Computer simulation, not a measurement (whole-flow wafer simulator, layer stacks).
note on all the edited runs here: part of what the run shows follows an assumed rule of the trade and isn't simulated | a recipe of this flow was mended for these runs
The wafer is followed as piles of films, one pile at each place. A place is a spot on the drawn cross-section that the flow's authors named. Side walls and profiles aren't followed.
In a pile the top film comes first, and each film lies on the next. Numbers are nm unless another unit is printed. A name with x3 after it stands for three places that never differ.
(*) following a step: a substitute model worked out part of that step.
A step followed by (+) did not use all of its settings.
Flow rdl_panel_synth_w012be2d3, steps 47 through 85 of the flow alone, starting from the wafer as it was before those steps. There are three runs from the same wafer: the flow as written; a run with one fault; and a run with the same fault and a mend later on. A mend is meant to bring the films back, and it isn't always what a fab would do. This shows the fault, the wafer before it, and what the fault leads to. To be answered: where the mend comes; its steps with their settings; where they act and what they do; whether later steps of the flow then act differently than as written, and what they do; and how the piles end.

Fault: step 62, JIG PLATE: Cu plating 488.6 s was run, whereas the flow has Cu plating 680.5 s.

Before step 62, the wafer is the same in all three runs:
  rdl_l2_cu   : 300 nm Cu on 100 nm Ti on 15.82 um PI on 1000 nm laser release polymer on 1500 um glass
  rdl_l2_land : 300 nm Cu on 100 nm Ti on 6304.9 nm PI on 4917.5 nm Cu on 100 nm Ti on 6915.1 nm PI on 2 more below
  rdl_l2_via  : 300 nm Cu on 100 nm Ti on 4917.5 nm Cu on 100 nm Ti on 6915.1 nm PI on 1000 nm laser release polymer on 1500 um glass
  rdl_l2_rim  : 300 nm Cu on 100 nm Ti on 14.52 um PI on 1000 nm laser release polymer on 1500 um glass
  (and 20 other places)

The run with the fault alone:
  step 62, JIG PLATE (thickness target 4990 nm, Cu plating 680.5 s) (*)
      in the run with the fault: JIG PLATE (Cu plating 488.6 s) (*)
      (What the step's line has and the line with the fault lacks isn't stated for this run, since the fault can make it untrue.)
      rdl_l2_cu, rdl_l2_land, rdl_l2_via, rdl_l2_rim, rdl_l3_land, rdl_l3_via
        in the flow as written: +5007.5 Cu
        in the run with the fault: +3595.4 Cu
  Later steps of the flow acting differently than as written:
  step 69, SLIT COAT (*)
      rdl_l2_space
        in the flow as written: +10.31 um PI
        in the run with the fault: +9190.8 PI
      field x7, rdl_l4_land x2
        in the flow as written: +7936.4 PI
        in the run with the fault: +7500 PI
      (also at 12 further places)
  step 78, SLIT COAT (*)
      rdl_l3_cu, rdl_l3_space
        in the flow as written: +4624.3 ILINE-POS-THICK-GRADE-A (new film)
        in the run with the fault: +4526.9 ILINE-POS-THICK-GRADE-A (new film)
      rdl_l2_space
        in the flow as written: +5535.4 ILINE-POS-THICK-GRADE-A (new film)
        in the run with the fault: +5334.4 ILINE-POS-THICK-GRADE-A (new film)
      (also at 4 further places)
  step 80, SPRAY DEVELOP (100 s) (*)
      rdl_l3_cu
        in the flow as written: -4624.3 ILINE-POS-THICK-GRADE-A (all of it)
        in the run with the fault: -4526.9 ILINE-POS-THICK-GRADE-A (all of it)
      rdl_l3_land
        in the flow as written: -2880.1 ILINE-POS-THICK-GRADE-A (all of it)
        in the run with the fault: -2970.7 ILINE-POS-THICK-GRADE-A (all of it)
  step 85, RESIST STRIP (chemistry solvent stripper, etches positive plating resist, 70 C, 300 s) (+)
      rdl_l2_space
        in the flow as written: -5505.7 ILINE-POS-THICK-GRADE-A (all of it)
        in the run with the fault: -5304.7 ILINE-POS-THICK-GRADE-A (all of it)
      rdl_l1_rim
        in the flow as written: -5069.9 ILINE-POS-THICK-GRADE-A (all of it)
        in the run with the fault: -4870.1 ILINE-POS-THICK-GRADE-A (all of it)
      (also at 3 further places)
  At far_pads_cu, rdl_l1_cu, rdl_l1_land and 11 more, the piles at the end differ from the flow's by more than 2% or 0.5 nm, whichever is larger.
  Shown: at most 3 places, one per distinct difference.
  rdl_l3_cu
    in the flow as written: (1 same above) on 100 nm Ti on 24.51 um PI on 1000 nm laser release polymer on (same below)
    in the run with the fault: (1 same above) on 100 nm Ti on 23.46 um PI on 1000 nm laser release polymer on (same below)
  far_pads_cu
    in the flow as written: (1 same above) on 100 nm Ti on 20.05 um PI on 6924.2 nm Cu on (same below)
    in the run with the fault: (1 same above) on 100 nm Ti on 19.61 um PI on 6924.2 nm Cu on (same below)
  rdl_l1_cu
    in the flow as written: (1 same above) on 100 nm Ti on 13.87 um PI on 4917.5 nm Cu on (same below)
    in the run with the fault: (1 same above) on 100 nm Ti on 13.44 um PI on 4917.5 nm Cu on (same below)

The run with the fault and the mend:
  The mend follows step 62.
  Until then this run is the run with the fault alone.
  step 62a, JIG PLATE (Cu plating 191.9 s) (*) (a further turn of the flow's step 62, with different settings)
      rdl_l2_cu, rdl_l2_land, rdl_l2_via, rdl_l2_rim, rdl_l3_land, rdl_l3_via
        +1412.1 Cu
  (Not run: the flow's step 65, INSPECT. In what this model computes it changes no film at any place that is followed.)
  Every later step of the flow that is run acts as written at every place that is followed.
  By the end, the piles equal the flow's at every place that both follow.
